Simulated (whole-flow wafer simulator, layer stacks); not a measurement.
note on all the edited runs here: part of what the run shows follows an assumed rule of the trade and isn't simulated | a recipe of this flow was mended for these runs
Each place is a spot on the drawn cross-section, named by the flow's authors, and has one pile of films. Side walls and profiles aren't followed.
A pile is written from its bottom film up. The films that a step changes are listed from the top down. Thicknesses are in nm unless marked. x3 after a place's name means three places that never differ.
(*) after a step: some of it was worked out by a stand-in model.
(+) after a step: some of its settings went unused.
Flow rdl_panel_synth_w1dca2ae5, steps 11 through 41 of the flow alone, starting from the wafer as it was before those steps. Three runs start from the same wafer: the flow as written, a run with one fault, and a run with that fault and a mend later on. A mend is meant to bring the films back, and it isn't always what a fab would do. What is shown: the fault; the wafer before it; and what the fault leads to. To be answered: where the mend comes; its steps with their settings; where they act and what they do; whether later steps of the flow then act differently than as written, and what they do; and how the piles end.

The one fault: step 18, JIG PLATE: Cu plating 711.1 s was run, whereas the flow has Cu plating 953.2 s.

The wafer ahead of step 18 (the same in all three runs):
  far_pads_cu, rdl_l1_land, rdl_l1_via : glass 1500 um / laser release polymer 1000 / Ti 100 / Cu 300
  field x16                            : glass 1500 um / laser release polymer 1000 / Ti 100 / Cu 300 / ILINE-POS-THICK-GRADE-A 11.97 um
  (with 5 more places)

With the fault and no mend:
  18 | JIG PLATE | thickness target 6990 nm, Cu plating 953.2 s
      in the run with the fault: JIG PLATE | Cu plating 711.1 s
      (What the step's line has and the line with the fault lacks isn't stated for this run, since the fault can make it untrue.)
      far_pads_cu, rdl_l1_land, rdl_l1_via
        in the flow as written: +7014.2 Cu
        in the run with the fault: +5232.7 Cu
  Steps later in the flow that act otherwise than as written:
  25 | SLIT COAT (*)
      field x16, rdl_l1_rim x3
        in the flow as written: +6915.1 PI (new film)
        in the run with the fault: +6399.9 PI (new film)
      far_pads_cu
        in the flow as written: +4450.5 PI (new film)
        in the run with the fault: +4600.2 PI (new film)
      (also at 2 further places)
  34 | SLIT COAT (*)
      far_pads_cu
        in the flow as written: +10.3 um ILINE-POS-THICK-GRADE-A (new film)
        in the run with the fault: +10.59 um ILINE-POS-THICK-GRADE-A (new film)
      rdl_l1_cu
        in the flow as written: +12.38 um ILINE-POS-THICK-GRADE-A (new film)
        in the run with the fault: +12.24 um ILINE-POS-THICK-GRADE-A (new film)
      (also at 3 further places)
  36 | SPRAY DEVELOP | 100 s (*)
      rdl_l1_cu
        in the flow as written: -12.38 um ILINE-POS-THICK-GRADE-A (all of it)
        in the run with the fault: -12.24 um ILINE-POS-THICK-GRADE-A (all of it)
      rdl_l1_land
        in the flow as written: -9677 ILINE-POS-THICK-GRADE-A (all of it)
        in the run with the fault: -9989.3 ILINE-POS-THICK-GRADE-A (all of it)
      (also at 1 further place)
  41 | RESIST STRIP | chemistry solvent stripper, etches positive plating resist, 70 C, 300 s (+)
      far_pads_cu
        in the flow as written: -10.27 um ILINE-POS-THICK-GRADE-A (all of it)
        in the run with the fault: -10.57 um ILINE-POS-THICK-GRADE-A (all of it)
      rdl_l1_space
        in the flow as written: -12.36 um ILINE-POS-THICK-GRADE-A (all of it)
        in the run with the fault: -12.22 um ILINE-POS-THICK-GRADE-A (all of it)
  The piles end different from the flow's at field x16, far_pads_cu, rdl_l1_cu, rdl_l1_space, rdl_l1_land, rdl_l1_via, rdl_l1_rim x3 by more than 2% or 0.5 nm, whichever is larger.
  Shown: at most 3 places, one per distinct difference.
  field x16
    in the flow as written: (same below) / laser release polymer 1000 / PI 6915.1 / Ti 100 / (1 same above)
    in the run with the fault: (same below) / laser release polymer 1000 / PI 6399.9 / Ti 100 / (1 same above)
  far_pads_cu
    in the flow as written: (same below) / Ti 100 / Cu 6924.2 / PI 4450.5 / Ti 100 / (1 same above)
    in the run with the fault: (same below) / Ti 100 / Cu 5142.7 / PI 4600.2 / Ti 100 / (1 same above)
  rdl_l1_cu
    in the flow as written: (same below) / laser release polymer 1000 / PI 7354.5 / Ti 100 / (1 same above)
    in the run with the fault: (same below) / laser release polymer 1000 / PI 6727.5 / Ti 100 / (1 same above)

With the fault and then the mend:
  After step 18 comes the mend.
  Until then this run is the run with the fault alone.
  18a | JIG PLATE | Cu plating 242.1 s (the flow's step 18, run once more with other settings)
      far_pads_cu, rdl_l1_land, rdl_l1_via
        +1781.5 Cu
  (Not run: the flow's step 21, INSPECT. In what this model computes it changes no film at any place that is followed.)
  Every later step of the flow that is run acts as written at every place that is followed.
  The piles end the same as the flow's at every place that both follow.
